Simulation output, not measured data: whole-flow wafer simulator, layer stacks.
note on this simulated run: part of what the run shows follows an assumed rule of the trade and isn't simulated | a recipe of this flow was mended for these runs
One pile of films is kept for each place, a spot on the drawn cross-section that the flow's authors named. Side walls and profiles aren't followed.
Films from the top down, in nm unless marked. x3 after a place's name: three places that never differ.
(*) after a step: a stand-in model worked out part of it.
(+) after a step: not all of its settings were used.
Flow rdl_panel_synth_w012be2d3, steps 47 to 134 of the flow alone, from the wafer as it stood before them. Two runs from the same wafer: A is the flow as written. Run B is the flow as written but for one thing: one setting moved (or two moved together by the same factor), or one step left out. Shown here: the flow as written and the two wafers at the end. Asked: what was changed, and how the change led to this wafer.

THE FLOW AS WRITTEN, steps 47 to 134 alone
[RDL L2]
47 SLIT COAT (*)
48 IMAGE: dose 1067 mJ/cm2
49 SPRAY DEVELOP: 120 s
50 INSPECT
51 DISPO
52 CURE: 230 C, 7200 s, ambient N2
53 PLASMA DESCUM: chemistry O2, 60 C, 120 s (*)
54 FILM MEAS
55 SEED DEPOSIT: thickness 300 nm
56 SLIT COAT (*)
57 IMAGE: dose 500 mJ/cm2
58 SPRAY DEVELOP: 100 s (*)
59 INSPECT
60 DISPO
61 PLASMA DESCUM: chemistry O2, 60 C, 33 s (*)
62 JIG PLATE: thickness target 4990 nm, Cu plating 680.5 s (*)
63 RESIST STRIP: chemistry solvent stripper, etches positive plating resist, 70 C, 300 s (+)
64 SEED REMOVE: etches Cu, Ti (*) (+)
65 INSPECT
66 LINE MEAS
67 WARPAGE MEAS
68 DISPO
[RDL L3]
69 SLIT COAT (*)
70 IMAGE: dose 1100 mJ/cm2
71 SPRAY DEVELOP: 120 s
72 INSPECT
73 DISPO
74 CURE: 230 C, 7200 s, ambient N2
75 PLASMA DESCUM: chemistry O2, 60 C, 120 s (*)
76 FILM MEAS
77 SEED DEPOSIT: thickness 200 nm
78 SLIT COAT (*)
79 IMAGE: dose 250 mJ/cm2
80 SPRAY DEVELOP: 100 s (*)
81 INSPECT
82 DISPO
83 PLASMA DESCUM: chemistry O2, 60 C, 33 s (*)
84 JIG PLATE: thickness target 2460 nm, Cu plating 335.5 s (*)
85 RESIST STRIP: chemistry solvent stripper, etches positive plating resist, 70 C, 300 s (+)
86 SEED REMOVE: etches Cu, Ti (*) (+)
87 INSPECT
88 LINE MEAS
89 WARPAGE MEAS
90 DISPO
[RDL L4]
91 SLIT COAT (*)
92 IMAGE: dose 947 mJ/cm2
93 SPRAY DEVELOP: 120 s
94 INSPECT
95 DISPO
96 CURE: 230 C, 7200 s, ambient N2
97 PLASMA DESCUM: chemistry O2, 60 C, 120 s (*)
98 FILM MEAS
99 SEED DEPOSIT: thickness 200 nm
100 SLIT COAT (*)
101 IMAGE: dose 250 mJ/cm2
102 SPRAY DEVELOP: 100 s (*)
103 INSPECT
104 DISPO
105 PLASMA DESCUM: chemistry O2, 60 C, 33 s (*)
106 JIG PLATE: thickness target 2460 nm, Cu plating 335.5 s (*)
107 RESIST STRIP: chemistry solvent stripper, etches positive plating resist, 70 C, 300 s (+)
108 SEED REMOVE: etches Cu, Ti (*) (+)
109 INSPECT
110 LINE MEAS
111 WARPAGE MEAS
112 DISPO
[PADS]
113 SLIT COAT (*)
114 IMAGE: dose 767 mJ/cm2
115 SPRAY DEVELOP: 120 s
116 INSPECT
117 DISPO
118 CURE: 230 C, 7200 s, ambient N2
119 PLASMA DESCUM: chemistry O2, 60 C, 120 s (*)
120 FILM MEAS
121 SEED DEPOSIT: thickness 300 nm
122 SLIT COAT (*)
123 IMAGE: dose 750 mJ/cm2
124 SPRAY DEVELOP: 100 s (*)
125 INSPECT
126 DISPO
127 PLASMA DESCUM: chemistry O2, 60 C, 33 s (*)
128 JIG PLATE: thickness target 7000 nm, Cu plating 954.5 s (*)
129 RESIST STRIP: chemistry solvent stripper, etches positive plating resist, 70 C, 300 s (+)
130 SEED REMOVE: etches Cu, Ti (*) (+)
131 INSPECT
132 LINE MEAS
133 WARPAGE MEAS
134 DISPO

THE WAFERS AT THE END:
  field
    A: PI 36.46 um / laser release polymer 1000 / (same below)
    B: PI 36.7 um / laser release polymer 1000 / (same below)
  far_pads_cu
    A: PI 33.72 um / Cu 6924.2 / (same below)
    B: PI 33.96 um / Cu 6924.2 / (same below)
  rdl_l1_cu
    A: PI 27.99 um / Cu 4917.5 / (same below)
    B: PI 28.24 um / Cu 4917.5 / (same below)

The cause: step 62, JIG PLATE: Cu plating 782.6 s was run, where the flow has Cu plating 680.5 s.

How the change led to this, step by step:
  62 JIG PLATE: thickness target 4990 nm, Cu plating 680.5 s (*)
      rdl_l2_cu, rdl_l2_land, rdl_l2_via, rdl_l2_rim, rdl_l3_land, rdl_l3_via: A Cu +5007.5 | B Cu +5758.9
  69 SLIT COAT (*)
      rdl_l3_cu, rdl_l3_space: A PI +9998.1 | B PI +10.59 um
      rdl_l1_rim: A PI +9339.9 | B PI +10.01 um
      (and at 17 more places)
  78 SLIT COAT (*)
      rdl_l2_space: A ILINE-POS-THICK-GRADE-A +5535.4 (new film) | B ILINE-POS-THICK-GRADE-A +5650.2 (new film)
      rdl_l1_rim: A ILINE-POS-THICK-GRADE-A +5099.6 (new film) | B ILINE-POS-THICK-GRADE-A +5217.6 (new film)
      (and at 1 more place)
  85 RESIST STRIP: chemistry solvent stripper, etches positive plating resist, 70 C, 300 s (+)
      rdl_l2_space: A ILINE-POS-THICK-GRADE-A -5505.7 (all of it) | B ILINE-POS-THICK-GRADE-A -5620.5 (all of it)
      rdl_l1_rim: A ILINE-POS-THICK-GRADE-A -5069.9 (all of it) | B ILINE-POS-THICK-GRADE-A -5187.9 (all of it)
      (and at 1 more place)
  91 SLIT COAT (*)
      rdl_l2_via: A PI +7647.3 | B PI +7404.5
      rdl_l3_via: A PI +11.89 um (new film) | B PI +11.79 um (new film)
  100 SLIT COAT (*)
      rdl_l2_via: A ILINE-POS-THICK-GRADE-A +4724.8 (new film) | B ILINE-POS-THICK-GRADE-A +4628.5 (new film)
  107 RESIST STRIP: chemistry solvent stripper, etches positive plating resist, 70 C, 300 s (+)
      rdl_l2_via: A ILINE-POS-THICK-GRADE-A -4695.1 (all of it) | B ILINE-POS-THICK-GRADE-A -4598.8 (all of it)
  122 SLIT COAT (*)
      rdl_l2_cu, rdl_l2_space: A ILINE-POS-THICK-GRADE-A +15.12 um (new film) | B ILINE-POS-THICK-GRADE-A +15.16 um (new film)
      rdl_l2_land: A ILINE-POS-THICK-GRADE-A +14.88 um (new film) | B ILINE-POS-THICK-GRADE-A +14.85 um (new film)
      (and at 5 more places)
  129 RESIST STRIP: chemistry solvent stripper, etches positive plating resist, 70 C, 300 s (+)
      rdl_l2_cu, rdl_l2_space: A ILINE-POS-THICK-GRADE-A -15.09 um (all of it) | B ILINE-POS-THICK-GRADE-A -15.13 um (all of it)
      rdl_l2_land: A ILINE-POS-THICK-GRADE-A -14.85 um (all of it) | B ILINE-POS-THICK-GRADE-A -14.82 um (all of it)
      (and at 5 more places)
